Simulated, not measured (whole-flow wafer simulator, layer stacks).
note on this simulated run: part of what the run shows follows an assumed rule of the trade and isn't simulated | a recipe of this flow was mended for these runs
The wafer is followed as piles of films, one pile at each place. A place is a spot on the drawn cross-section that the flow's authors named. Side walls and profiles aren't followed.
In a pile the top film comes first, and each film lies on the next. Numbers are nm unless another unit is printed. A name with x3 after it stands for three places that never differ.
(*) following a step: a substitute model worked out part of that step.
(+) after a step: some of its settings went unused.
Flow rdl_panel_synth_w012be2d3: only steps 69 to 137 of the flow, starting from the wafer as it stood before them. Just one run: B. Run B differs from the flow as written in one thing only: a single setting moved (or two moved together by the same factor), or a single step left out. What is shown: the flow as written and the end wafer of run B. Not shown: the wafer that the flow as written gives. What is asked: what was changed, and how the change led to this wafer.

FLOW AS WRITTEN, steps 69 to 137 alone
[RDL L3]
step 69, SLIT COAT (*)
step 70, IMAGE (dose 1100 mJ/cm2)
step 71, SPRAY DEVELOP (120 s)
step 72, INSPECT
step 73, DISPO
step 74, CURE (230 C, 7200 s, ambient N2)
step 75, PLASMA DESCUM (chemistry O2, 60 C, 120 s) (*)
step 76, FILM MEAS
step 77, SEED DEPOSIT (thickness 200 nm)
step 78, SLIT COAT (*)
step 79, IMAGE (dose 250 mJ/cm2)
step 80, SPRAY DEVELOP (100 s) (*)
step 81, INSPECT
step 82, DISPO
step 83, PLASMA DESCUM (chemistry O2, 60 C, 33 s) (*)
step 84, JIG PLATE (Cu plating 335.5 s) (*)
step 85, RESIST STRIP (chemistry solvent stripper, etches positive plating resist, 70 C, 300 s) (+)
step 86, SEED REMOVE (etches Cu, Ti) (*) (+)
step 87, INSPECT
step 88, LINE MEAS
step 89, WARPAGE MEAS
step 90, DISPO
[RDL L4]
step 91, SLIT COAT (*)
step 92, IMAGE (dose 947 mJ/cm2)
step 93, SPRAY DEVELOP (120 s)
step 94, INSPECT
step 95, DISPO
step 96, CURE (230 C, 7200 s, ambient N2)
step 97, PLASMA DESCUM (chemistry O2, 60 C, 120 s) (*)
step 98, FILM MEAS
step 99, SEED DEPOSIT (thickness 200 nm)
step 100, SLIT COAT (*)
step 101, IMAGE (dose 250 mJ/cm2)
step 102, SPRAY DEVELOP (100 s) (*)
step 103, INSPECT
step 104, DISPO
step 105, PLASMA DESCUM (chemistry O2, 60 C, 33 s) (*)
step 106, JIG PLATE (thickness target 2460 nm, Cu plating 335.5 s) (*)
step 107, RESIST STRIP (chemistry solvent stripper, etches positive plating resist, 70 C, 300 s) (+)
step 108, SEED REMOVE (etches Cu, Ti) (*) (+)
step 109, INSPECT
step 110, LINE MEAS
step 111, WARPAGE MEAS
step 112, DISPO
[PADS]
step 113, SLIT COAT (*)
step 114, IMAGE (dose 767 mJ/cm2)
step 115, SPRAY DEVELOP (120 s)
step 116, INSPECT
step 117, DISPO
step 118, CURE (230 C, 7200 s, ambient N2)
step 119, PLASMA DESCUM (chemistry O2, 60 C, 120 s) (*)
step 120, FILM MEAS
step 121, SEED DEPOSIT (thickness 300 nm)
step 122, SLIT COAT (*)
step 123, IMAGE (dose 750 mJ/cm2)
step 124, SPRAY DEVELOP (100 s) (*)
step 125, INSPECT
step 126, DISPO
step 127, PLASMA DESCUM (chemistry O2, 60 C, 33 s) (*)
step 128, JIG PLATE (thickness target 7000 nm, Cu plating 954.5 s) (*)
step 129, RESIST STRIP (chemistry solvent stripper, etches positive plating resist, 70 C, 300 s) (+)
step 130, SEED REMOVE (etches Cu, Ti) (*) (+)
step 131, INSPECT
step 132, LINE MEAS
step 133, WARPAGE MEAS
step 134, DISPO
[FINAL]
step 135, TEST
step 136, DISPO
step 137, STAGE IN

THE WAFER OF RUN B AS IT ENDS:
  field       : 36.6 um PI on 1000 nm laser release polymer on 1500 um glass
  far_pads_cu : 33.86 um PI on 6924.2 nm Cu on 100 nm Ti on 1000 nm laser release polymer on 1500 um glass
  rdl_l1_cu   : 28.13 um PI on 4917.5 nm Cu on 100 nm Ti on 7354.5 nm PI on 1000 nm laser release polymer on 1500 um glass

The reason: step 84, JIG PLATE: Cu plating 362.3 s was run, whereas the flow has Cu plating 335.5 s.

The path from the change to this, step by step:
  step 84, JIG PLATE (Cu plating 335.5 s) (*)
      rdl_l3_cu, rdl_l3_land, rdl_l3_via, rdl_l4_land, rdl_l4_via: Cu gains 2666 (it would be, as written: Cu gains 2468.8)
  step 91, SLIT COAT (*)
      rdl_l3_space: PI gains 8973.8 (it would be, as written: PI gains 8780.5)
      rdl_l2_rim: PI gains 8264.1 (it would be, as written: PI gains 8037.4)
      (and at 1 other place as well)
  step 113, SLIT COAT (*)
      rdl_l4_via: PI gains 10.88 um (new film) (it would be, as written: PI gains 10.89 um (new film))
  step 122, SLIT COAT (*)
      rdl_l3_space: ILINE-POS-THICK-GRADE-A gains 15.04 um (new film) (it would be, as written: ILINE-POS-THICK-GRADE-A gains 15.03 um (new film))
      rdl_l2_rim: ILINE-POS-THICK-GRADE-A gains 14.91 um (new film) (it would be, as written: ILINE-POS-THICK-GRADE-A gains 14.92 um (new film))
      (and at 4 other places as well)
  step 129, RESIST STRIP (chemistry solvent stripper, etches positive plating resist, 70 C, 300 s) (+)
      rdl_l3_space: ILINE-POS-THICK-GRADE-A loses 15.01 um (all of it) (it would be, as written: ILINE-POS-THICK-GRADE-A loses 15 um (all of it))
      rdl_l2_rim: ILINE-POS-THICK-GRADE-A loses 14.88 um (all of it) (it would be, as written: ILINE-POS-THICK-GRADE-A loses 14.89 um (all of it))
      (and at 4 other places as well)
